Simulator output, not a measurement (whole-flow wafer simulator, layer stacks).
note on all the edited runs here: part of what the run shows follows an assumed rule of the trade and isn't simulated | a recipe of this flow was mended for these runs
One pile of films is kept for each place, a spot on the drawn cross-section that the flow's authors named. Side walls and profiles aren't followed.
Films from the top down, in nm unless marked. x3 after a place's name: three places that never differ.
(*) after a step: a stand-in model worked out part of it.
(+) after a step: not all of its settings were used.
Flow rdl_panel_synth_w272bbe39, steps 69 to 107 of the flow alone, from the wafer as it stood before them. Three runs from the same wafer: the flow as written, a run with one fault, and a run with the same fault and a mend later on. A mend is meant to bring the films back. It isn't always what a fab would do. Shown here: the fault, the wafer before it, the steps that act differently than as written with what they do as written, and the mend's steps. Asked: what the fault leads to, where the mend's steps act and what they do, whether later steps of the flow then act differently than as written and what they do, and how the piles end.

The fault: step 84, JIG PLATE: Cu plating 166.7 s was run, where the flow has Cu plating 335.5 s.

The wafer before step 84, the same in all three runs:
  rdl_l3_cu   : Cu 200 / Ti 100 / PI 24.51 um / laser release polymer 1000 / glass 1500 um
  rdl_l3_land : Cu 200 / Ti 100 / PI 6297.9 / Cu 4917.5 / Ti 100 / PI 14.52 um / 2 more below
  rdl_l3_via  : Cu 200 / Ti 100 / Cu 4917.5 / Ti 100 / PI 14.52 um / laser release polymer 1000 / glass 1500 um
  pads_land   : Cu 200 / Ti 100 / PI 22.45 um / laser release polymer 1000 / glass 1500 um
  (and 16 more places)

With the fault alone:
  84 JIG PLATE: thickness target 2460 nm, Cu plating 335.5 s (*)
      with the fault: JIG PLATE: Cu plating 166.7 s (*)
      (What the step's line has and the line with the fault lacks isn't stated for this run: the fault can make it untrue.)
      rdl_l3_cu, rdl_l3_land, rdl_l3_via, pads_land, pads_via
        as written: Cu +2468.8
        with the fault: Cu +1226.7
  Later steps of the flow that act differently than as written:
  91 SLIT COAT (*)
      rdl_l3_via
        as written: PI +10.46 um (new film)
        with the fault: PI +9338.9 (new film)
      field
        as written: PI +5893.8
        with the fault: PI +5439.1
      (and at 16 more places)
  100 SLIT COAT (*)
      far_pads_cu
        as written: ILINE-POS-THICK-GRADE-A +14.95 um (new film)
        with the fault: ILINE-POS-THICK-GRADE-A +14.94 um (new film)
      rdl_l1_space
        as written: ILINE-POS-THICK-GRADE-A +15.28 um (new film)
        with the fault: ILINE-POS-THICK-GRADE-A +15.29 um (new film)
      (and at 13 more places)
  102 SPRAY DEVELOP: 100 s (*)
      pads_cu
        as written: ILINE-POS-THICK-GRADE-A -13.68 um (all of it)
        with the fault: ILINE-POS-THICK-GRADE-A -13.62 um (all of it)
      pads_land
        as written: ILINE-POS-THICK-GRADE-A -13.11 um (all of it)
        with the fault: ILINE-POS-THICK-GRADE-A -13.22 um (all of it)
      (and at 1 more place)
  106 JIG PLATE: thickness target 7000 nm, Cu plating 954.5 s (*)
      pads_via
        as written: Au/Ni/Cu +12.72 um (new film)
        with the fault: Au/Ni/Cu +12.88 um (new film)
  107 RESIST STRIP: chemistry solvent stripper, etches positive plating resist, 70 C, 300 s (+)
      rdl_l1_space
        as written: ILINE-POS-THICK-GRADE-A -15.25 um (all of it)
        with the fault: ILINE-POS-THICK-GRADE-A -15.26 um (all of it)
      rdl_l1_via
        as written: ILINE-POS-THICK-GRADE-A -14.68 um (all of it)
        with the fault: ILINE-POS-THICK-GRADE-A -14.67 um (all of it)
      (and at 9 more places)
  At the end the piles differ from the flow's by more than 2% or 0.5 nm, whichever is larger, at rdl_l1_cu, rdl_l1_land, rdl_l1_via and 13 more.
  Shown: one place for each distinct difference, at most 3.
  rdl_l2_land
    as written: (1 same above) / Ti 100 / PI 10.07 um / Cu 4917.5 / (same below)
    with the fault: (1 same above) / Ti 100 / PI 9628.7 / Cu 4917.5 / (same below)
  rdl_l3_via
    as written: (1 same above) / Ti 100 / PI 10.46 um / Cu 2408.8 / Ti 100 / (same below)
    with the fault: (1 same above) / Ti 100 / PI 9338.9 / Cu 1166.7 / Ti 100 / (same below)
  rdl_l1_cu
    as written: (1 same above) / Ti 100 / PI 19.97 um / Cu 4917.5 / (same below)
    with the fault: (1 same above) / Ti 100 / PI 19.51 um / Cu 4917.5 / (same below)

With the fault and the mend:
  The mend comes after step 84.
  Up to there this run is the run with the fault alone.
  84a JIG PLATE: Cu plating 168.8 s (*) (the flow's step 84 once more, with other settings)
      rdl_l3_cu, rdl_l3_land, rdl_l3_via, pads_land, pads_via
        Cu +1242.1
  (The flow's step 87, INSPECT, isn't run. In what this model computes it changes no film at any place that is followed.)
  No later step of the flow acts differently than as written at any place that is followed.
  At the end the piles are the same as the flow's at every place that both follow.
